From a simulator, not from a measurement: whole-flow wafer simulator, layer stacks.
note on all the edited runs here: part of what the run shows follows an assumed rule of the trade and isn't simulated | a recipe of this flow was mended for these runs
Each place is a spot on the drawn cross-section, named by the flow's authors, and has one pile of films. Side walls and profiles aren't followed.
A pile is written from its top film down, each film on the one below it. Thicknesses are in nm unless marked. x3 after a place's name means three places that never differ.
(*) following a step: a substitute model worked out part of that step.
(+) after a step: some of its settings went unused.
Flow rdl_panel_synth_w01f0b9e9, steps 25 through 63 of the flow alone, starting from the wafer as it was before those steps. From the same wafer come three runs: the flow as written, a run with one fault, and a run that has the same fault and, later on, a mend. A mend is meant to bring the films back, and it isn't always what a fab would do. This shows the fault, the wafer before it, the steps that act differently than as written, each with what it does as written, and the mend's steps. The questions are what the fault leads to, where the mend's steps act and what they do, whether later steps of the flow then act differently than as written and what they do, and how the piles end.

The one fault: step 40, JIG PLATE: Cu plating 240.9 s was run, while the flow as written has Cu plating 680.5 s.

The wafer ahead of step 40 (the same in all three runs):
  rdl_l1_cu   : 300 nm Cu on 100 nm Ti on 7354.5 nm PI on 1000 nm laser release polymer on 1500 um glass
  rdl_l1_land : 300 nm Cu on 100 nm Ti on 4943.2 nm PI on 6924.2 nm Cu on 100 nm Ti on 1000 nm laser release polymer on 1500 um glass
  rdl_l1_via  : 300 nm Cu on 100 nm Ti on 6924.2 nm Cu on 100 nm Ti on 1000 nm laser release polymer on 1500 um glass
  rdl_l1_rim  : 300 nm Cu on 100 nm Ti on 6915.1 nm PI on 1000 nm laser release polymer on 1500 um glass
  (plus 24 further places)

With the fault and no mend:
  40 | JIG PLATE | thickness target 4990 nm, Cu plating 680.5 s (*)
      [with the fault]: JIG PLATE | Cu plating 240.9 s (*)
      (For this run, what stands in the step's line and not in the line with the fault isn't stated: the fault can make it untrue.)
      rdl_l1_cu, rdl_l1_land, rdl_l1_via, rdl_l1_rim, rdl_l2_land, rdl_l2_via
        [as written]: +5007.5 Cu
        [with the fault]: +1772.7 Cu
  Later steps of the flow acting differently than as written:
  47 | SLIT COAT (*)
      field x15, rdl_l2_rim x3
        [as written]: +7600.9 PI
        [with the fault]: +6882.7 PI
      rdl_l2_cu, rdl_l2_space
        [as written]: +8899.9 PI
        [with the fault]: +7333.7 PI
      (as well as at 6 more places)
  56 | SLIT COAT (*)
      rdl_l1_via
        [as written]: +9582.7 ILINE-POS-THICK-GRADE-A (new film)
        [with the fault]: +10.2 um ILINE-POS-THICK-GRADE-A (new film)
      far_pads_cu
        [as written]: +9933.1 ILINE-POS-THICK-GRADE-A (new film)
        [with the fault]: +9503.2 ILINE-POS-THICK-GRADE-A (new film)
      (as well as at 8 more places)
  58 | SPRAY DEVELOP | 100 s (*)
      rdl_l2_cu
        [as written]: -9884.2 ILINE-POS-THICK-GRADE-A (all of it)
        [with the fault]: -9452.8 ILINE-POS-THICK-GRADE-A (all of it)
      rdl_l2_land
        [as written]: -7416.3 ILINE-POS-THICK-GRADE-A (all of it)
        [with the fault]: -7906.7 ILINE-POS-THICK-GRADE-A (all of it)
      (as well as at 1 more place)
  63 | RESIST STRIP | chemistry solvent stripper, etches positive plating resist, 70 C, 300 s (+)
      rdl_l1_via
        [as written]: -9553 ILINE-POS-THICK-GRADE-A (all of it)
        [with the fault]: -10.17 um ILINE-POS-THICK-GRADE-A (all of it)
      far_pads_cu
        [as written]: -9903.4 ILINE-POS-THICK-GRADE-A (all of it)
        [with the fault]: -9473.5 ILINE-POS-THICK-GRADE-A (all of it)
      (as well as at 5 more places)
  At field x15, far_pads_cu, rdl_l1_cu and 11 more, the piles at the end differ from the flow's by more than 2% or 0.5 nm, whichever is larger.
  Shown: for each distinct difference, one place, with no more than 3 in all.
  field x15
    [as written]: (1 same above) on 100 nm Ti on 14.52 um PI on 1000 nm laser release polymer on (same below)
    [with the fault]: (1 same above) on 100 nm Ti on 13.8 um PI on 1000 nm laser release polymer on (same below)
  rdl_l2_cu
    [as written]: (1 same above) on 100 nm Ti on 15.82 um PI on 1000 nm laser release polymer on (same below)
    [with the fault]: (1 same above) on 100 nm Ti on 14.25 um PI on 1000 nm laser release polymer on (same below)
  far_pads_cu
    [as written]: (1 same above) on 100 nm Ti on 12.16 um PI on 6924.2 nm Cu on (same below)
    [with the fault]: (1 same above) on 100 nm Ti on 10.61 um PI on 6924.2 nm Cu on (same below)

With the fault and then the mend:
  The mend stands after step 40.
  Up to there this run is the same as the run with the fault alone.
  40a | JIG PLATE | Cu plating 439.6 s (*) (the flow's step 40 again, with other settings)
      rdl_l1_cu, rdl_l1_land, rdl_l1_via, rdl_l1_rim, rdl_l2_land, rdl_l2_via
        +3234.9 Cu
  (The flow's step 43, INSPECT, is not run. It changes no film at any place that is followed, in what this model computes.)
  None of the later steps of the flow acts differently than as written at any place that is followed.
  By the end, the piles equal the flow's at every place that both follow.
